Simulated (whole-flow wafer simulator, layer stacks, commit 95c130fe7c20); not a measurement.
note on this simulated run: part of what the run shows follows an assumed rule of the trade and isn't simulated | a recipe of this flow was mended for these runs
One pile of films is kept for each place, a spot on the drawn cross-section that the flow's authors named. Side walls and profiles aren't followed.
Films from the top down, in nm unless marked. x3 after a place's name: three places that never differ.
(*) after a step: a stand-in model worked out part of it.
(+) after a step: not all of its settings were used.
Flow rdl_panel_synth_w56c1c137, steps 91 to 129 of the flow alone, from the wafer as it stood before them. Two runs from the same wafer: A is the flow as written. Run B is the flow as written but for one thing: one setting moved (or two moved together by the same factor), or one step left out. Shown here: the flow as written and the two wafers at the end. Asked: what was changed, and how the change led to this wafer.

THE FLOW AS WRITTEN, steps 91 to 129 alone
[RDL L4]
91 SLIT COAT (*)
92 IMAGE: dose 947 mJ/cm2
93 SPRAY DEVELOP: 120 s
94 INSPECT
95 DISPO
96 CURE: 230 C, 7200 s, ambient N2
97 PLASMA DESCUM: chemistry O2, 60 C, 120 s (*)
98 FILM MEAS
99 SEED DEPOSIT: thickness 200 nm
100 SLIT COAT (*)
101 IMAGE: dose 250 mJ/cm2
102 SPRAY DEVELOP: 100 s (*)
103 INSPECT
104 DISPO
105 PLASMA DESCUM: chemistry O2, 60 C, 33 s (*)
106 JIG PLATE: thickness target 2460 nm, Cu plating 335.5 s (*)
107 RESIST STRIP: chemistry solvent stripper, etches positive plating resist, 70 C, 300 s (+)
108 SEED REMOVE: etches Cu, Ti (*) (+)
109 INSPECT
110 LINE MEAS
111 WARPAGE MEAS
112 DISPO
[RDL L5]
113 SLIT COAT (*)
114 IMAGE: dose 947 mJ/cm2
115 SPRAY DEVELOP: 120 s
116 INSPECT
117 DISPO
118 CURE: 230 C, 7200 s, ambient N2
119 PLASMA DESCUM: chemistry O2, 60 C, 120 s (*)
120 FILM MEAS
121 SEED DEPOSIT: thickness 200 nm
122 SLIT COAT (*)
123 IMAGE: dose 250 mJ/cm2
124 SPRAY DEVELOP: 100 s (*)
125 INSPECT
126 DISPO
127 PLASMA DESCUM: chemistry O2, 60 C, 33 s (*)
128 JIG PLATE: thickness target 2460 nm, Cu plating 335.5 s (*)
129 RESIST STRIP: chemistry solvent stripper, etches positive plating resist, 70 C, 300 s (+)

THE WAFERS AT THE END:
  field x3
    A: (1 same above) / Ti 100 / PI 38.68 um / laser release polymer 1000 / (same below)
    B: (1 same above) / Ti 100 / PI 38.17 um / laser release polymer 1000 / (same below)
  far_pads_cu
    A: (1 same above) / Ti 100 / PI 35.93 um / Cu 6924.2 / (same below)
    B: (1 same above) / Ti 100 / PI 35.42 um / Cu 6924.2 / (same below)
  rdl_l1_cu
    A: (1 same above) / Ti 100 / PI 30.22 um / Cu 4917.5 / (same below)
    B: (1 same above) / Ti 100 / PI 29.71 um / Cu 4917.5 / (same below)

The cause: step 106, JIG PLATE: Cu plating 232.8 s was run, where the flow has Cu plating 335.5 s.

How the change led to this, step by step:
  106 JIG PLATE: thickness target 2460 nm, Cu plating 335.5 s (*)
      rdl_l4_cu, rdl_l4_land, rdl_l4_via, rdl_l5_land, rdl_l5_via: A Cu +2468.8 | B Cu +1713.1
  113 SLIT COAT (*)
      field x3, pads_land x2: A PI +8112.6 | B PI +7600.6
      far_pads_cu: A PI +8058.6 | B PI +7547.5
      (and at 19 more places)
  122 SLIT COAT (*)
      rdl_l4_land: A ILINE-POS-THICK-GRADE-A +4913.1 (new film) | B ILINE-POS-THICK-GRADE-A +5111.5 (new film)
      rdl_l4_via: A ILINE-POS-THICK-GRADE-A +4830.6 (new film) | B ILINE-POS-THICK-GRADE-A +5106.7 (new film)
      (and at 1 more place)
  124 SPRAY DEVELOP: 100 s (*)
      rdl_l5_land: A ILINE-POS-THICK-GRADE-A -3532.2 (all of it) | B ILINE-POS-THICK-GRADE-A -3607.7 (all of it)
  129 RESIST STRIP: chemistry solvent stripper, etches positive plating resist, 70 C, 300 s (+)
      rdl_l4_land: A ILINE-POS-THICK-GRADE-A -4883.4 (all of it) | B ILINE-POS-THICK-GRADE-A -5081.8 (all of it)
      rdl_l4_via: A ILINE-POS-THICK-GRADE-A -4800.9 (all of it) | B ILINE-POS-THICK-GRADE-A -5077 (all of it)
